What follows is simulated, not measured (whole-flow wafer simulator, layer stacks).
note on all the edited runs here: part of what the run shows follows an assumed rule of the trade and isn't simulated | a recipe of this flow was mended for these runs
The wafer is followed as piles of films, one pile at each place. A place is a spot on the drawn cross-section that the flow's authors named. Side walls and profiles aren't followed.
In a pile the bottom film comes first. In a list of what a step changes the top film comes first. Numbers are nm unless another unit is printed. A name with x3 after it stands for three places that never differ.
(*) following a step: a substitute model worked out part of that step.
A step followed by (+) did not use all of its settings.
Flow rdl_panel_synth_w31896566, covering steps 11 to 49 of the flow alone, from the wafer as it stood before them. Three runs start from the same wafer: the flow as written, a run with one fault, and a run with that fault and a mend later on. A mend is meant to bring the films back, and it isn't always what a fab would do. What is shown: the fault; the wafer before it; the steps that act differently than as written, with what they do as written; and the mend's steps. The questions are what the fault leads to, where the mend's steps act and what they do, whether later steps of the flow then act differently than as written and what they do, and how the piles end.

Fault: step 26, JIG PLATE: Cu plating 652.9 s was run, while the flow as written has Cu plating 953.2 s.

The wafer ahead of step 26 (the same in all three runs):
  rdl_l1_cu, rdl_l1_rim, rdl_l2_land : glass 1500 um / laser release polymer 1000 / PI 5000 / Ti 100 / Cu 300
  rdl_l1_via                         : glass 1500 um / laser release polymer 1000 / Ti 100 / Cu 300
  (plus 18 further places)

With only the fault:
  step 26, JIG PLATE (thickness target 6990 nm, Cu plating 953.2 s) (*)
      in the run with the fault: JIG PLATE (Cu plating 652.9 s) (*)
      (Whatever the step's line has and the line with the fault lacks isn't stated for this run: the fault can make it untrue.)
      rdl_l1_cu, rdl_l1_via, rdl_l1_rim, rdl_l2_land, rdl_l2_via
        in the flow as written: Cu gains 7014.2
        in the run with the fault: Cu gains 4804.5
  Later steps of the flow acting differently than as written:
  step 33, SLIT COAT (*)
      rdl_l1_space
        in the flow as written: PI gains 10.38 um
        in the run with the fault: PI gains 8918
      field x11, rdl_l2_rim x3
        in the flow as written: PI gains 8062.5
        in the run with the fault: PI gains 7554.9
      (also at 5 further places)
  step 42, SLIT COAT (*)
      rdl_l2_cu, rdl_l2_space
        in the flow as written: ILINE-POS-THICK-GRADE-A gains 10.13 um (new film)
        in the run with the fault: ILINE-POS-THICK-GRADE-A gains 9858.6 (new film)
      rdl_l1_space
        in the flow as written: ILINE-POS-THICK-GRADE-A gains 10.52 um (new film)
        in the run with the fault: ILINE-POS-THICK-GRADE-A gains 10.21 um (new film)
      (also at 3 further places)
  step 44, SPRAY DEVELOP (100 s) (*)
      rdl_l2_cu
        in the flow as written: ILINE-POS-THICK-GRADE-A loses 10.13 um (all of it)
        in the run with the fault: ILINE-POS-THICK-GRADE-A loses 9858.6 (all of it)
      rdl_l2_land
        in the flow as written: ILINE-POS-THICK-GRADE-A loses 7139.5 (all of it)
        in the run with the fault: ILINE-POS-THICK-GRADE-A loses 7445.5 (all of it)
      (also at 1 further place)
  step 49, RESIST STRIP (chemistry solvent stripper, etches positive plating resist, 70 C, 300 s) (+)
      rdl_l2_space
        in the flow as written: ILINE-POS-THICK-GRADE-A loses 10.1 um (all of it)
        in the run with the fault: ILINE-POS-THICK-GRADE-A loses 9828.9 (all of it)
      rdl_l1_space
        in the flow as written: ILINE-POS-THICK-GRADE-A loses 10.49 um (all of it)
        in the run with the fault: ILINE-POS-THICK-GRADE-A loses 10.19 um (all of it)
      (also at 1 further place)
  The piles end different from the flow's at field x11, rdl_l1_cu, rdl_l1_space and 9 more by more than 2% or 0.5 nm, whichever is larger.
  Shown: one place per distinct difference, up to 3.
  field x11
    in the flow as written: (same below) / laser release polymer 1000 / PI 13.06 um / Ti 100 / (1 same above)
    in the run with the fault: (same below) / laser release polymer 1000 / PI 12.55 um / Ti 100 / (1 same above)
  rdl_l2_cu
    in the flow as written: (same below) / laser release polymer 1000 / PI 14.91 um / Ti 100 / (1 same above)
    in the run with the fault: (same below) / laser release polymer 1000 / PI 13.8 um / Ti 100 / (1 same above)
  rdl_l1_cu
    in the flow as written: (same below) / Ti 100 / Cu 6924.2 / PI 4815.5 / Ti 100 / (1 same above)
    in the run with the fault: (same below) / Ti 100 / Cu 4714.5 / PI 5180.8 / Ti 100 / (1 same above)

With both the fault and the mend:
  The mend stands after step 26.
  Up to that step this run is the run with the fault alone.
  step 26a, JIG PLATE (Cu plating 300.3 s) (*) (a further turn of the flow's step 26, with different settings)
      rdl_l1_cu, rdl_l1_via, rdl_l1_rim, rdl_l2_land, rdl_l2_via
        Cu gains 2209.8
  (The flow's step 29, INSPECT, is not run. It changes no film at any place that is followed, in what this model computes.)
  Later steps of the flow that are run all act as written at every place that is followed.
  At every place that both follow, the piles at the end match the flow's.
